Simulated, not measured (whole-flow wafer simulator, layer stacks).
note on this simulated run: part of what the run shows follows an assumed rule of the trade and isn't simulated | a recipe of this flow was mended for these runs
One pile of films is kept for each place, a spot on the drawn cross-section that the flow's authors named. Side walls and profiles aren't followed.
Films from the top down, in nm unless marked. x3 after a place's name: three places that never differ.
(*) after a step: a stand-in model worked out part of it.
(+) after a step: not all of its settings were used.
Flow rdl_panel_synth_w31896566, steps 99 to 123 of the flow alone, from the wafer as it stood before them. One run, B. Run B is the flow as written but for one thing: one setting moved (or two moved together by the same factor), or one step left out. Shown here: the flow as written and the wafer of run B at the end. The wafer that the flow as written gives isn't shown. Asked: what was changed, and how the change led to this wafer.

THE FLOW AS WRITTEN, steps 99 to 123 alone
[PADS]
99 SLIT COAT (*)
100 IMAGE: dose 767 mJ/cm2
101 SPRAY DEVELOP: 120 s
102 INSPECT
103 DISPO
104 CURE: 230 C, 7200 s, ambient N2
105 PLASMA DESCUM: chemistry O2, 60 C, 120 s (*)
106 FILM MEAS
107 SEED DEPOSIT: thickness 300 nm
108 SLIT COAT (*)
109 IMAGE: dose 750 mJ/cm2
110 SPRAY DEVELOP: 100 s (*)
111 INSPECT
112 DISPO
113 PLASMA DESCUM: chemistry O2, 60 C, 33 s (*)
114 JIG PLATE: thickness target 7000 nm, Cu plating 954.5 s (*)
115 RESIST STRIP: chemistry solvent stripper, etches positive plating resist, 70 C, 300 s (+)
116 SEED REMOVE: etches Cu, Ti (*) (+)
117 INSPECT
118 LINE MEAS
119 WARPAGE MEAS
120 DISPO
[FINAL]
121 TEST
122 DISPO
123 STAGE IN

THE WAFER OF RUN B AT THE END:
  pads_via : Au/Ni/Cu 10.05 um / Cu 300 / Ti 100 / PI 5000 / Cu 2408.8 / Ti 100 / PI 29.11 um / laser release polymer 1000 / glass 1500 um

The cause: step 101, SPRAY DEVELOP: 120 s, was left out.

How the change led to this, step by step:
  108 SLIT COAT (*)
      pads_cu: ILINE-POS-THICK-GRADE-A +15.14 um (new film) (as written it would be: ILINE-POS-THICK-GRADE-A +13.68 um (new film))
      pads_space: ILINE-POS-THICK-GRADE-A +15.4 um (new film) (as written it would be: ILINE-POS-THICK-GRADE-A +14.2 um (new film))
      (and at 2 more places)
  110 SPRAY DEVELOP: 100 s (*)
      pads_cu: ILINE-POS-THICK-GRADE-A -15.14 um (all of it) (as written it would be: ILINE-POS-THICK-GRADE-A -13.68 um (all of it))
      pads_land: ILINE-POS-THICK-GRADE-A -14.77 um (all of it) (as written it would be: ILINE-POS-THICK-GRADE-A -13.11 um (all of it))
      (and at 1 more place)
  114 JIG PLATE: thickness target 7000 nm, Cu plating 954.5 s (*)
      pads_via: Au/Ni/Cu +10.05 um (new film) (as written it would be: Au/Ni/Cu +12.72 um (new film))
  115 RESIST STRIP: chemistry solvent stripper, etches positive plating resist, 70 C, 300 s (+)
      pads_space: ILINE-POS-THICK-GRADE-A -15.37 um (all of it) (as written it would be: ILINE-POS-THICK-GRADE-A -14.17 um (all of it))
Counting metal films that touch as one body, pads_via has 2 bodies (between them, from the top down: PI 5000); the flow as written gives 1 body.
